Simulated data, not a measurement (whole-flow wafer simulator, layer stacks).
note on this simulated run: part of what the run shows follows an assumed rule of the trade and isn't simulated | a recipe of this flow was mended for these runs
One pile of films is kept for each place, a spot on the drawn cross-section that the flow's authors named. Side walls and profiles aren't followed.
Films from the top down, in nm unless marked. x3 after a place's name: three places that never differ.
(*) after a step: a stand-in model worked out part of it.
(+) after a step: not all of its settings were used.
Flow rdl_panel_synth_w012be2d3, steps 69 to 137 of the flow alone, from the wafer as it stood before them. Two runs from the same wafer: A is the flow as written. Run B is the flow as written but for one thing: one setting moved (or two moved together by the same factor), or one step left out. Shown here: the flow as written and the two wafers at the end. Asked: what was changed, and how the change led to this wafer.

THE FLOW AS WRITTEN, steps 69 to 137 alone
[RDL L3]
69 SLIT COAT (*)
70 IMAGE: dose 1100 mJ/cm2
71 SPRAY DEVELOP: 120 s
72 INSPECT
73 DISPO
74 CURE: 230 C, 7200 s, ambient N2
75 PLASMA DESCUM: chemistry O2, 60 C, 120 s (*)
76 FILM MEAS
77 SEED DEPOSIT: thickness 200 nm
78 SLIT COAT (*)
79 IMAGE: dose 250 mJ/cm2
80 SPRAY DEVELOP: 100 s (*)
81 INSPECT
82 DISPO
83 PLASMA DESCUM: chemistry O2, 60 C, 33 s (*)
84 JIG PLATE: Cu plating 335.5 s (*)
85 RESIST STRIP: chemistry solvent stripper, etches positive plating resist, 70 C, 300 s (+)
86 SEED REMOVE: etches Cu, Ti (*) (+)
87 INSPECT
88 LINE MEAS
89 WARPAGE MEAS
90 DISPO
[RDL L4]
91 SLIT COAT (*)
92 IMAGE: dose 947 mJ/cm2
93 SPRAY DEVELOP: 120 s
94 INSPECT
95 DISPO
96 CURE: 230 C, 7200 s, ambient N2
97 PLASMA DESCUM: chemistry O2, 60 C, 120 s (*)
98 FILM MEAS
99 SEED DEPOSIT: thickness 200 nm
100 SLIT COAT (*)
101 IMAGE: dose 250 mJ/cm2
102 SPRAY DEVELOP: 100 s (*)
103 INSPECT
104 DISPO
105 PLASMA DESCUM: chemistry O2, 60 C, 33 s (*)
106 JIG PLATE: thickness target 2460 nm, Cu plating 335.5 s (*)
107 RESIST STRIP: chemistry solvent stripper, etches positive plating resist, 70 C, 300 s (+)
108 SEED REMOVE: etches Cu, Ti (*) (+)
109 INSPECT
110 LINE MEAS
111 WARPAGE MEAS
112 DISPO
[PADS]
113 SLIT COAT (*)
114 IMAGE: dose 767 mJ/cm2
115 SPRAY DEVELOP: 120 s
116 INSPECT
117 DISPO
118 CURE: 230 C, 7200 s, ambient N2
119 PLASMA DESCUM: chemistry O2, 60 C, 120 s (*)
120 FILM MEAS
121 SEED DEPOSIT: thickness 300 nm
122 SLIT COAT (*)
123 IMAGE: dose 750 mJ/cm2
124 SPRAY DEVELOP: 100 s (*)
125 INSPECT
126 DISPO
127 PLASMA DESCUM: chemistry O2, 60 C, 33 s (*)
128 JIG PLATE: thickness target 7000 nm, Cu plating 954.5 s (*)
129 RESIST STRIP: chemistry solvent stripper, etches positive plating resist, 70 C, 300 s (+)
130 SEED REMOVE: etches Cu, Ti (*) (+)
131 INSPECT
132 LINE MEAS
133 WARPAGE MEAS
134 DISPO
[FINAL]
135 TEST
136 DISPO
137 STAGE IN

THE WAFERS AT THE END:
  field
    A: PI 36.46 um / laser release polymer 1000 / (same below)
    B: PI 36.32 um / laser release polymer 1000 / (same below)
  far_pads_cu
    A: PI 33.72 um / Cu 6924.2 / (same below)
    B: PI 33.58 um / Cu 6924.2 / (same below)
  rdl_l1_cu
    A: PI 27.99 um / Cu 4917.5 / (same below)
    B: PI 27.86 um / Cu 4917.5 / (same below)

The cause: step 84, JIG PLATE: Cu plating 308.7 s was run, where the flow has Cu plating 335.5 s.

How the change led to this, step by step:
  84 JIG PLATE: Cu plating 335.5 s (*)
      rdl_l3_cu, rdl_l3_land, rdl_l3_via, rdl_l4_land, rdl_l4_via: A Cu +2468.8 | B Cu +2271.6
  91 SLIT COAT (*)
      rdl_l3_space: A PI +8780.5 | B PI +8589
      rdl_l2_rim: A PI +8037.4 | B PI +7802.1
      (and at 2 more places)
  113 SLIT COAT (*)
      rdl_l4_via: A PI +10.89 um (new film) | B PI +10.91 um (new film)
  122 SLIT COAT (*)
      rdl_l3_cu: A ILINE-POS-THICK-GRADE-A +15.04 um (new film) | B ILINE-POS-THICK-GRADE-A +15.03 um (new film)
      rdl_l2_rim: A ILINE-POS-THICK-GRADE-A +14.92 um (new film) | B ILINE-POS-THICK-GRADE-A +14.94 um (new film)
      (and at 3 more places)
  129 RESIST STRIP: chemistry solvent stripper, etches positive plating resist, 70 C, 300 s (+)
      rdl_l3_cu: A ILINE-POS-THICK-GRADE-A -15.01 um (all of it) | B ILINE-POS-THICK-GRADE-A -15 um (all of it)
      rdl_l2_rim: A ILINE-POS-THICK-GRADE-A -14.89 um (all of it) | B ILINE-POS-THICK-GRADE-A -14.91 um (all of it)
      (and at 3 more places)
